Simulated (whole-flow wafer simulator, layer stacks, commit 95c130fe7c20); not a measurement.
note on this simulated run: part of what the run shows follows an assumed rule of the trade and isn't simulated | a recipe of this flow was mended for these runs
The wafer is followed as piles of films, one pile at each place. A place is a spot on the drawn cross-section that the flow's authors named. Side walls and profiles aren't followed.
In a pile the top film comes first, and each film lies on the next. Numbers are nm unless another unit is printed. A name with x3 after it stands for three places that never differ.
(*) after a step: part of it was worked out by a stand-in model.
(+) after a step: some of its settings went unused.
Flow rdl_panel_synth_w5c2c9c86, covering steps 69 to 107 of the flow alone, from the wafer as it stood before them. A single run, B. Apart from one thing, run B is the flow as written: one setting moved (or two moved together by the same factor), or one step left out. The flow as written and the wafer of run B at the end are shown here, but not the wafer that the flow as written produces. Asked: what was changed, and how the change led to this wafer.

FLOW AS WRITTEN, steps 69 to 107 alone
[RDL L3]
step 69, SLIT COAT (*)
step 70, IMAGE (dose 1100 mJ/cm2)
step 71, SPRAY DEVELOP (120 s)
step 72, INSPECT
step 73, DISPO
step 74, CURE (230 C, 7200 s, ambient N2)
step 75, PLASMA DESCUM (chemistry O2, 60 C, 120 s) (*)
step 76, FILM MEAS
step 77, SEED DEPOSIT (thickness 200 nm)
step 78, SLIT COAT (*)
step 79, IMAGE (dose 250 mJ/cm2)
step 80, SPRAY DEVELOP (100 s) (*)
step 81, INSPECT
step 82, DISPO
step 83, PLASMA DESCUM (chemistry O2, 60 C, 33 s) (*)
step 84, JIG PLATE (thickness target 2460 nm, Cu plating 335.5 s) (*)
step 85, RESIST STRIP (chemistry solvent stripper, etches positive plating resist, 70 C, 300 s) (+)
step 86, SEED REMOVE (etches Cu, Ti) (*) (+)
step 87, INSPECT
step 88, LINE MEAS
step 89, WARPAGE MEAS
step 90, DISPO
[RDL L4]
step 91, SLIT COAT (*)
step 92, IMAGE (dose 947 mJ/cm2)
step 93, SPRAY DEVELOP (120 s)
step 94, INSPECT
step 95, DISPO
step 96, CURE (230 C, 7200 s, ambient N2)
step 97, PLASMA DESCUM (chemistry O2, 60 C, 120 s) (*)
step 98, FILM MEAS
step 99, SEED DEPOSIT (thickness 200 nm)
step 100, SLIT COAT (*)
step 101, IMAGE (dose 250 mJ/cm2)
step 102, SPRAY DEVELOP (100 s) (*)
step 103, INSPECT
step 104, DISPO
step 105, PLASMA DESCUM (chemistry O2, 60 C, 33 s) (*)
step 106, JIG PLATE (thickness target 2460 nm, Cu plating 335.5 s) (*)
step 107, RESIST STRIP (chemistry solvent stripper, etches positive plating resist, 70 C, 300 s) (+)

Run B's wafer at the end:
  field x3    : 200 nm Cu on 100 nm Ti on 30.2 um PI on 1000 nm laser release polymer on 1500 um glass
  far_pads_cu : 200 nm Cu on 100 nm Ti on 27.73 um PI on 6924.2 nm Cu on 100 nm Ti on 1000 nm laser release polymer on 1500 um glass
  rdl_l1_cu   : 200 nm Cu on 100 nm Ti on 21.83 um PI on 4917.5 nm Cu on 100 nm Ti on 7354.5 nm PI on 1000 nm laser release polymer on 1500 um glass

What caused this: step 84, JIG PLATE: Cu plating 262 s was run, while the flow as written has Cu plating 335.5 s.

The path from the change to this, step by step:
  step 84, JIG PLATE (thickness target 2460 nm, Cu plating 335.5 s) (*)
      rdl_l3_cu, rdl_l3_land, rdl_l3_via, rdl_l4_land, rdl_l4_via: Cu gains 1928 (in the flow as written it would be: Cu gains 2468.8)
  step 91, SLIT COAT (*)
      field x3, pads_land x2: PI gains 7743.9 (in the flow as written it would be: PI gains 8112.6)
      rdl_l2_cu: PI gains 7870.6 (in the flow as written it would be: PI gains 8241.4)
      (as well as at 10 more places)
  step 100, SLIT COAT (*)
      rdl_l3_land: ILINE-POS-THICK-GRADE-A gains 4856 (new film) (in the flow as written it would be: ILINE-POS-THICK-GRADE-A gains 4693.2 (new film))
      rdl_l3_via: ILINE-POS-THICK-GRADE-A gains 4844 (new film) (in the flow as written it would be: ILINE-POS-THICK-GRADE-A gains 4627.8 (new film))
  step 107, RESIST STRIP (chemistry solvent stripper, etches positive plating resist, 70 C, 300 s) (+)
      rdl_l3_land: ILINE-POS-THICK-GRADE-A loses 4826.3 (all of it) (in the flow as written it would be: ILINE-POS-THICK-GRADE-A loses 4663.5 (all of it))
      rdl_l3_via: ILINE-POS-THICK-GRADE-A loses 4814.3 (all of it) (in the flow as written it would be: ILINE-POS-THICK-GRADE-A loses 4598.1 (all of it))
